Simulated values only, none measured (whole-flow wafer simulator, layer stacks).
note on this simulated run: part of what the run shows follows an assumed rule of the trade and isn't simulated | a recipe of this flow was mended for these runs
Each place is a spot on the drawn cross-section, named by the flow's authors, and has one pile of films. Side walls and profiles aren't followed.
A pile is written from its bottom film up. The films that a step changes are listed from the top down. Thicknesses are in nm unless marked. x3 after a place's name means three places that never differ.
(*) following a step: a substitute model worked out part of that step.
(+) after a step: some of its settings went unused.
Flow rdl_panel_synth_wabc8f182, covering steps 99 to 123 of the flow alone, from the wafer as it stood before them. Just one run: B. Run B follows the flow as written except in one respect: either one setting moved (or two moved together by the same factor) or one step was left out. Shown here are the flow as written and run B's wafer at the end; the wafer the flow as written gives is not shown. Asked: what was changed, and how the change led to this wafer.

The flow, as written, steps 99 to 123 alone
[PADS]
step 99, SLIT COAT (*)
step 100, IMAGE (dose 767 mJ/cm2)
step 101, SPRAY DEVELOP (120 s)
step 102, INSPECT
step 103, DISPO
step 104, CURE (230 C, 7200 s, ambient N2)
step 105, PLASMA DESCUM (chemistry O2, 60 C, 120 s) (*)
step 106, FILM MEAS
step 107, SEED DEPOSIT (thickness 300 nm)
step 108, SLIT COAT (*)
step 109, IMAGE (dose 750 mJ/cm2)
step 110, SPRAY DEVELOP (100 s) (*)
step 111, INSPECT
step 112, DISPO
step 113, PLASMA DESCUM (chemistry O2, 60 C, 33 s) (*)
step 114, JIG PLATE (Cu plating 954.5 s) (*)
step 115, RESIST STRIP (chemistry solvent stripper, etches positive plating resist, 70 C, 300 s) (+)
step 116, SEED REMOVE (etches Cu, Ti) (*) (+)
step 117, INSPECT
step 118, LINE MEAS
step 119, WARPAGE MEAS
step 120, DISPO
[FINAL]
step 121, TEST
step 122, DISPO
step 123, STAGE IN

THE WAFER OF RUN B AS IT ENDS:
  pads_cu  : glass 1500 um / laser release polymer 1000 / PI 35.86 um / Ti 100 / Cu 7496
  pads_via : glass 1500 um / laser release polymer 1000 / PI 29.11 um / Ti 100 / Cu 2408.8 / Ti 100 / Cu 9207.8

What caused this: step 114, JIG PLATE: Cu plating 1031 s was run, while the flow as written has Cu plating 954.5 s.

Step by step, how the change led to this:
  step 114, JIG PLATE (Cu plating 954.5 s) (*)
      pads_cu, pads_land: +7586 Cu (as written it would have been: +7023.8 Cu)
      pads_via: +9297.8 Cu (as written it would have been: +8307.4 Cu)
